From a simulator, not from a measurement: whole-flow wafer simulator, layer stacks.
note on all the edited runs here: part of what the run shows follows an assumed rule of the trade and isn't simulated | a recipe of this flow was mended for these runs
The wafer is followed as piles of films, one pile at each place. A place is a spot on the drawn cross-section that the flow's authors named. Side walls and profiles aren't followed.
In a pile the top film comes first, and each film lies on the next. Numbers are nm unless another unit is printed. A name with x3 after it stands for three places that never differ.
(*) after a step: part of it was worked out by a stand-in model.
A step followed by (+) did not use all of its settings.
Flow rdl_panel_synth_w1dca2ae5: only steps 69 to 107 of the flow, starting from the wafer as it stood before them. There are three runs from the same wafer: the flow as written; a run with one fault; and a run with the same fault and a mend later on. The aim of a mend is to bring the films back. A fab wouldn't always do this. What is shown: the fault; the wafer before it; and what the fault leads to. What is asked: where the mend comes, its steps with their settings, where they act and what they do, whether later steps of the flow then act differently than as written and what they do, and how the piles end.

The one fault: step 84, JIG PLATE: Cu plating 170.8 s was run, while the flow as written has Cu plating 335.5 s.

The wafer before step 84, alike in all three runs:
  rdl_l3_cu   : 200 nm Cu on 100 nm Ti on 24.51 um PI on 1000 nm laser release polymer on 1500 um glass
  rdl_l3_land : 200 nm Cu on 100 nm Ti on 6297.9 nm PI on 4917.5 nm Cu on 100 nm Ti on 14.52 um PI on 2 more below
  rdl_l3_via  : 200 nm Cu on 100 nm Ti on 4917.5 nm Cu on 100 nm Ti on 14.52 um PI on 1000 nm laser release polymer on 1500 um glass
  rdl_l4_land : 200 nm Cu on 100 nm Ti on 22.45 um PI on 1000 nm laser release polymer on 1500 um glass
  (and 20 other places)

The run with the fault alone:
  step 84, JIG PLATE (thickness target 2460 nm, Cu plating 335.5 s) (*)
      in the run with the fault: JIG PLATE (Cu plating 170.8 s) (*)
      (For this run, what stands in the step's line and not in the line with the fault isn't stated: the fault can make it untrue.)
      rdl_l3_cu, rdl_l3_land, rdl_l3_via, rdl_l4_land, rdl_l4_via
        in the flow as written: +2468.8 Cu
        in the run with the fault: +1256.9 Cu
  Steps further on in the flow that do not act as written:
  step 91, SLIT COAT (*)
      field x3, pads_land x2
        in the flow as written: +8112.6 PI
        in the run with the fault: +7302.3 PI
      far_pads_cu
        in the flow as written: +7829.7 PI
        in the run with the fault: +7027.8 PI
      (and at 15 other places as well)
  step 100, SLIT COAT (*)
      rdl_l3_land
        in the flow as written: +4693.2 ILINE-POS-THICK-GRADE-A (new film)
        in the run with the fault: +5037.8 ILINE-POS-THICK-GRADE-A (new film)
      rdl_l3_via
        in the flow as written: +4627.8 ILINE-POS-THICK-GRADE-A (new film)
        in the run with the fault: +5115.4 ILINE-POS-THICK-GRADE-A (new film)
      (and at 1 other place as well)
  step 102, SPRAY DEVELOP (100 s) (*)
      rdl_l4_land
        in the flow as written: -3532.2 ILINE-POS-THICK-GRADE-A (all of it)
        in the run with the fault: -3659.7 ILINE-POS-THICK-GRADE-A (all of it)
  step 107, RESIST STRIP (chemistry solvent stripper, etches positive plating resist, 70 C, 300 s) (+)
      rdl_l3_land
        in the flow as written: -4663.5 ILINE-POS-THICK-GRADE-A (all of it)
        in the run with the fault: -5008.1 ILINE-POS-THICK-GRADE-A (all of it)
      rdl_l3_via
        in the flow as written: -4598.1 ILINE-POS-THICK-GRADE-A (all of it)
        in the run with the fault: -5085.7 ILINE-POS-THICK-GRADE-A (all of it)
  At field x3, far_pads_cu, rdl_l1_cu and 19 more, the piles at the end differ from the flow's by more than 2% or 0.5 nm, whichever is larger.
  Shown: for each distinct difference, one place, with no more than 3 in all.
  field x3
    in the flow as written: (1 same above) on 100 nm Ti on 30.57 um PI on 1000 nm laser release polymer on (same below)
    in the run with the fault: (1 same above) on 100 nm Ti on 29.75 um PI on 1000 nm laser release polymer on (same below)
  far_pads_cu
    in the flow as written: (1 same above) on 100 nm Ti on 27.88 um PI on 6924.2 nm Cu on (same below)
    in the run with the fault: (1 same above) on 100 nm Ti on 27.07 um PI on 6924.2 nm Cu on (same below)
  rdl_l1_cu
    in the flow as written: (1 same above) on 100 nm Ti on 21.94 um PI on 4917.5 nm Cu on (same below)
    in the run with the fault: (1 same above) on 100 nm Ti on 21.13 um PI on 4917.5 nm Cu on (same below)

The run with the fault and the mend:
  The mend stands after step 84.
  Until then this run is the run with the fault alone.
  step 84a, JIG PLATE (Cu plating 164.7 s) (*) (a further turn of the flow's step 84, with different settings)
      rdl_l3_cu, rdl_l3_land, rdl_l3_via, rdl_l4_land, rdl_l4_via
        +1212 Cu
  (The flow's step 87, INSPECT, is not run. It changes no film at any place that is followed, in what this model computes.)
  Later steps of the flow that are run all act as written at every place that is followed.
  By the end, the piles equal the flow's at every place that both follow.
